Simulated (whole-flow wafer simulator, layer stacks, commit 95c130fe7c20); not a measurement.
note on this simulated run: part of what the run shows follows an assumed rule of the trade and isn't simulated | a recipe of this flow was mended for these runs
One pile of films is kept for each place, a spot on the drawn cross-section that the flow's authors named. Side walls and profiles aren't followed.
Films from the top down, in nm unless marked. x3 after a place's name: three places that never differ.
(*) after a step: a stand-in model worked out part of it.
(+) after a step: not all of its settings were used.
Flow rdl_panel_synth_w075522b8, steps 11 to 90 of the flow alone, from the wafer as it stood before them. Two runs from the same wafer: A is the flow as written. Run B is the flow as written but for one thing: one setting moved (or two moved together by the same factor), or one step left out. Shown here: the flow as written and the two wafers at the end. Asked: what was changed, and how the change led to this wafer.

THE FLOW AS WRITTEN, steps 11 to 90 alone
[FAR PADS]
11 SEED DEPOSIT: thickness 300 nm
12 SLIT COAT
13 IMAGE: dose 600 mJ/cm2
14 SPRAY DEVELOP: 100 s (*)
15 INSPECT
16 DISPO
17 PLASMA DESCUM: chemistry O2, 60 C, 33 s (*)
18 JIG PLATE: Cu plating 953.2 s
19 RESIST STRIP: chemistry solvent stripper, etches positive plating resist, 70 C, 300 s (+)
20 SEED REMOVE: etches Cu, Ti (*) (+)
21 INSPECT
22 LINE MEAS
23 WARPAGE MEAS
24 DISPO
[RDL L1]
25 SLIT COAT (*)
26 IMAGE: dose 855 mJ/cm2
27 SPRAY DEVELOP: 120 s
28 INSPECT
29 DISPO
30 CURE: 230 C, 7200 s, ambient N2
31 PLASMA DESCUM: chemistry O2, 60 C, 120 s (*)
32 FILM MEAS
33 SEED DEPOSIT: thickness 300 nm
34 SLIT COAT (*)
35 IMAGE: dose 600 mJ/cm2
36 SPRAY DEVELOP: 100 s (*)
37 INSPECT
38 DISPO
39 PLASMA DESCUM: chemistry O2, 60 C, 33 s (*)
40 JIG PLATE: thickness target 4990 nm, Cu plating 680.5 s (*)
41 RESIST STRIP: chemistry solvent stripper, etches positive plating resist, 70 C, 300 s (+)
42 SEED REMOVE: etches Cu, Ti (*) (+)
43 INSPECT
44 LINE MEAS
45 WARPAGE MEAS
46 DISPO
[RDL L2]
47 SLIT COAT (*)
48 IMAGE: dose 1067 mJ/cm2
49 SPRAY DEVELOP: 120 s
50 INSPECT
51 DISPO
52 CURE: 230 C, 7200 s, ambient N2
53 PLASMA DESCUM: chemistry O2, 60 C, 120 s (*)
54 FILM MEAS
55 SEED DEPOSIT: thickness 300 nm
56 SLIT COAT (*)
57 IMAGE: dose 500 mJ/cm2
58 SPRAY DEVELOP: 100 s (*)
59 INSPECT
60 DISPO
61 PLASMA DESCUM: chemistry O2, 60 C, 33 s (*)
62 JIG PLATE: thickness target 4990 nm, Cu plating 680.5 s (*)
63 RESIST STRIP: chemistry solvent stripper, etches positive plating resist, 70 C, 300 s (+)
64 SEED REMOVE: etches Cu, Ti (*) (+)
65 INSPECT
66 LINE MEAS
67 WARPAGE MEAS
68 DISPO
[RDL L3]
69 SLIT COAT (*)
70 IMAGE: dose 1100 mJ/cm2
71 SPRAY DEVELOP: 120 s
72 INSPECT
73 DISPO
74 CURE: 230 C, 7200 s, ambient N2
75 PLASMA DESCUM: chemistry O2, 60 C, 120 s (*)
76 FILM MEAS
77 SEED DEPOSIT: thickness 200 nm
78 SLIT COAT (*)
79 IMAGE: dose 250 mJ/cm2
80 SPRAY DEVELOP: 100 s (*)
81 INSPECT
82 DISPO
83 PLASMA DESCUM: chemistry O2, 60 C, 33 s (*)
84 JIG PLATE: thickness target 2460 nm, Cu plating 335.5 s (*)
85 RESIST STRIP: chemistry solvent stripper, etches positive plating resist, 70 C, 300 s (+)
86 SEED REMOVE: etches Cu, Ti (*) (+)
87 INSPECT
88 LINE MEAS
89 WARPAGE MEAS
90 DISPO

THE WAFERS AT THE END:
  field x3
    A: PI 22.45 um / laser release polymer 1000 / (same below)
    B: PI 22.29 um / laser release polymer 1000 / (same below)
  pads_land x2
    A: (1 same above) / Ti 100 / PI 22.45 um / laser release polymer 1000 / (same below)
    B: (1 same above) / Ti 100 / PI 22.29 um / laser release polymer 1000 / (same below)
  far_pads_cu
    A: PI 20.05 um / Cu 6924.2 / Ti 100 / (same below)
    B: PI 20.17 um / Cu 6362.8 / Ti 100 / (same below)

The cause: step 18, JIG PLATE: Cu plating 876.9 s was run, where the flow has Cu plating 953.2 s.

How the change led to this, step by step:
  18 JIG PLATE: Cu plating 953.2 s
      far_pads_cu, rdl_l1_land, rdl_l1_via: A Cu +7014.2 | B Cu +6452.8
  25 SLIT COAT (*)
      field x3, rdl_l2_cu, rdl_l2_space and 10 more: A PI +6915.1 (new film) | B PI +6750.7 (new film)
      rdl_l1_cu: A PI +7354.5 (new film) | B PI +7154.7 (new film)
      (and at 1 more place)
  34 SLIT COAT (*)
      far_pads_cu: A ILINE-POS-THICK-GRADE-A +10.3 um (new film) | B ILINE-POS-THICK-GRADE-A +10.62 um (new film)
      rdl_l1_cu: A ILINE-POS-THICK-GRADE-A +12.38 um (new film) | B ILINE-POS-THICK-GRADE-A +12.74 um (new film)
      (and at 3 more places)
  36 SPRAY DEVELOP: 100 s (*)
      rdl_l1_cu: A ILINE-POS-THICK-GRADE-A -12.38 um (all of it) | B ILINE-POS-THICK-GRADE-A -12.74 um (all of it)
      rdl_l1_land: A ILINE-POS-THICK-GRADE-A -9677 (all of it) | B ILINE-POS-THICK-GRADE-A -9977.3 (all of it)
      (and at 1 more place)
  41 RESIST STRIP: chemistry solvent stripper, etches positive plating resist, 70 C, 300 s (+)
      far_pads_cu: A ILINE-POS-THICK-GRADE-A -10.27 um (all of it) | B ILINE-POS-THICK-GRADE-A -10.6 um (all of it)
      rdl_l1_space: A ILINE-POS-THICK-GRADE-A -12.36 um (all of it) | B ILINE-POS-THICK-GRADE-A -12.76 um (all of it)
  56 SLIT COAT (*)
      rdl_l1_cu: A ILINE-POS-THICK-GRADE-A +10.04 um (new film) | B ILINE-POS-THICK-GRADE-A +9969 (new film)
      rdl_l1_space: A ILINE-POS-THICK-GRADE-A +11.02 um (new film) | B ILINE-POS-THICK-GRADE-A +10.98 um (new film)
  63 RESIST STRIP: chemistry solvent stripper, etches positive plating resist, 70 C, 300 s (+)
      rdl_l1_cu: A ILINE-POS-THICK-GRADE-A -10.01 um (all of it) | B ILINE-POS-THICK-GRADE-A -9939.3 (all of it)
      rdl_l1_space: A ILINE-POS-THICK-GRADE-A -10.99 um (all of it) | B ILINE-POS-THICK-GRADE-A -10.95 um (all of it)
